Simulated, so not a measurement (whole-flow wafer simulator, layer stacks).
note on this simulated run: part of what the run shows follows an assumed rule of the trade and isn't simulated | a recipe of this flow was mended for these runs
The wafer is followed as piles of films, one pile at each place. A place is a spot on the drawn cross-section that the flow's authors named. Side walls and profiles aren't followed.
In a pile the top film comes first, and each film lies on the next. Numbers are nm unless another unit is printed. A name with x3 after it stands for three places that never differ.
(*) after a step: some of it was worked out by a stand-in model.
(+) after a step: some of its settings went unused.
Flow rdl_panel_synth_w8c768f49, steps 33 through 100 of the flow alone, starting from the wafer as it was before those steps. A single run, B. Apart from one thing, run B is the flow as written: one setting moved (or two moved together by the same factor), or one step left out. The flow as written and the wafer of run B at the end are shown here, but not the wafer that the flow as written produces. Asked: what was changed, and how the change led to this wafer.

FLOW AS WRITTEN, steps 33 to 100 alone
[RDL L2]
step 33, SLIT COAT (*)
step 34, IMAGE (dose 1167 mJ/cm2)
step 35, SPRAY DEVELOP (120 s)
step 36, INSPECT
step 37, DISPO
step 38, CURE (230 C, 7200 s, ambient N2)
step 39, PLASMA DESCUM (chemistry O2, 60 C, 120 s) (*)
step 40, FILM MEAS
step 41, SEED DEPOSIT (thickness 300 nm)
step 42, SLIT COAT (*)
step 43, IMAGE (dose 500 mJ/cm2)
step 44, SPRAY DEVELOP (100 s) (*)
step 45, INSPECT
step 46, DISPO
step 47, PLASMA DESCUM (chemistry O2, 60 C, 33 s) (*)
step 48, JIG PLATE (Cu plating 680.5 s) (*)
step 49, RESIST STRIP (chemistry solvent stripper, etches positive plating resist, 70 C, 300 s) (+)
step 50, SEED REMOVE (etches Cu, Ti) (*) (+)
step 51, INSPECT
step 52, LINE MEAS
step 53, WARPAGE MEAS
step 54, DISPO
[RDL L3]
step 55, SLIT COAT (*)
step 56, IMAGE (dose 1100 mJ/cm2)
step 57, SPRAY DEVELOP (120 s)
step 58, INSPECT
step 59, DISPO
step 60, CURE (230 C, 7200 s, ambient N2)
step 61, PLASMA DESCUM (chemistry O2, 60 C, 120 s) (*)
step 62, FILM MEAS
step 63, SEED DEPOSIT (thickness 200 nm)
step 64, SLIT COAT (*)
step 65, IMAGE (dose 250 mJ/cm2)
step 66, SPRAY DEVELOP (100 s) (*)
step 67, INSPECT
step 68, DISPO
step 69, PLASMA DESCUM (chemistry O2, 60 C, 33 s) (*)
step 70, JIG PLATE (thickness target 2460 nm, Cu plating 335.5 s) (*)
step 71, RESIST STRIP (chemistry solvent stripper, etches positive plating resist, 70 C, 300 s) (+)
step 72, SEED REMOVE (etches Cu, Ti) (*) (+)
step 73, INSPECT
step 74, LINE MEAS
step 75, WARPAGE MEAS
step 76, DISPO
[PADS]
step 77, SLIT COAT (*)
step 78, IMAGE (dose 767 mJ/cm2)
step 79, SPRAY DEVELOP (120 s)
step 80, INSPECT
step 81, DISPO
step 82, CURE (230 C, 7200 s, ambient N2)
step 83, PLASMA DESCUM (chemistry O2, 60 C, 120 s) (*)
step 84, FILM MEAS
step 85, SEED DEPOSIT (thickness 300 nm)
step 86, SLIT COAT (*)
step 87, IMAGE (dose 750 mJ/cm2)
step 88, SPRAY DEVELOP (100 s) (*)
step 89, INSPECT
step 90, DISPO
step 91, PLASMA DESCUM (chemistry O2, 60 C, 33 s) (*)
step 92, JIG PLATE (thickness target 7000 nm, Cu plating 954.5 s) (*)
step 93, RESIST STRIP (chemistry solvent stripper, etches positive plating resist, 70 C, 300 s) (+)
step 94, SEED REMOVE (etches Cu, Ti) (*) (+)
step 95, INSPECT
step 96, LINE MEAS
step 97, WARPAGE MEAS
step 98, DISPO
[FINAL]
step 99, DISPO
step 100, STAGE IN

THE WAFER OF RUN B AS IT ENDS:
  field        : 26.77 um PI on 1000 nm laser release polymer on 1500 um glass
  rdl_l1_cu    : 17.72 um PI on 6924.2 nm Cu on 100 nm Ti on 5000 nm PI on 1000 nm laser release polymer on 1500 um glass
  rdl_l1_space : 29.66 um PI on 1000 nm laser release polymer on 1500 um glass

The reason: step 48, JIG PLATE: Cu plating 626.1 s was run, though the flow has Cu plating 680.5 s.

Step by step, how the change led to this:
  step 48, JIG PLATE (Cu plating 680.5 s) (*)
      rdl_l2_cu, rdl_l2_land, rdl_l2_via, rdl_l2_rim, rdl_l3_land, rdl_l3_via: +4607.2 Cu (as written it would have been: +5007.5 Cu)
  step 55, SLIT COAT (*)
      rdl_l3_cu, rdl_l3_space: +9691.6 PI (as written it would have been: +9998.1 PI)
      rdl_l2_space: +10.25 um PI (as written it would have been: +10.58 um PI)
      (as well as at 2 more places)
  step 64, SLIT COAT (*)
      rdl_l2_via: +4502 ILINE-POS-THICK-GRADE-A (new film) (as written it would have been: +4385.9 ILINE-POS-THICK-GRADE-A (new film))
  step 71, RESIST STRIP (chemistry solvent stripper, etches positive plating resist, 70 C, 300 s) (+)
      rdl_l2_via: -4472.3 ILINE-POS-THICK-GRADE-A (all of it) (as written it would have been: -4356.2 ILINE-POS-THICK-GRADE-A (all of it))
  step 77, SLIT COAT (*)
      rdl_l3_via: +10.5 um PI (new film) (as written it would have been: +10.46 um PI (new film))
  step 86, SLIT COAT (*)
      rdl_l2_cu: +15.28 um ILINE-POS-THICK-GRADE-A (new film) (as written it would have been: +15.31 um ILINE-POS-THICK-GRADE-A (new film))
      rdl_l2_space: +15.3 um ILINE-POS-THICK-GRADE-A (new film) (as written it would have been: +15.33 um ILINE-POS-THICK-GRADE-A (new film))
      (as well as at 7 more places)
  step 93, RESIST STRIP (chemistry solvent stripper, etches positive plating resist, 70 C, 300 s) (+)
      rdl_l2_cu: -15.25 um ILINE-POS-THICK-GRADE-A (all of it) (as written it would have been: -15.28 um ILINE-POS-THICK-GRADE-A (all of it))
      rdl_l2_space: -15.27 um ILINE-POS-THICK-GRADE-A (all of it) (as written it would have been: -15.3 um ILINE-POS-THICK-GRADE-A (all of it))
      (as well as at 7 more places)
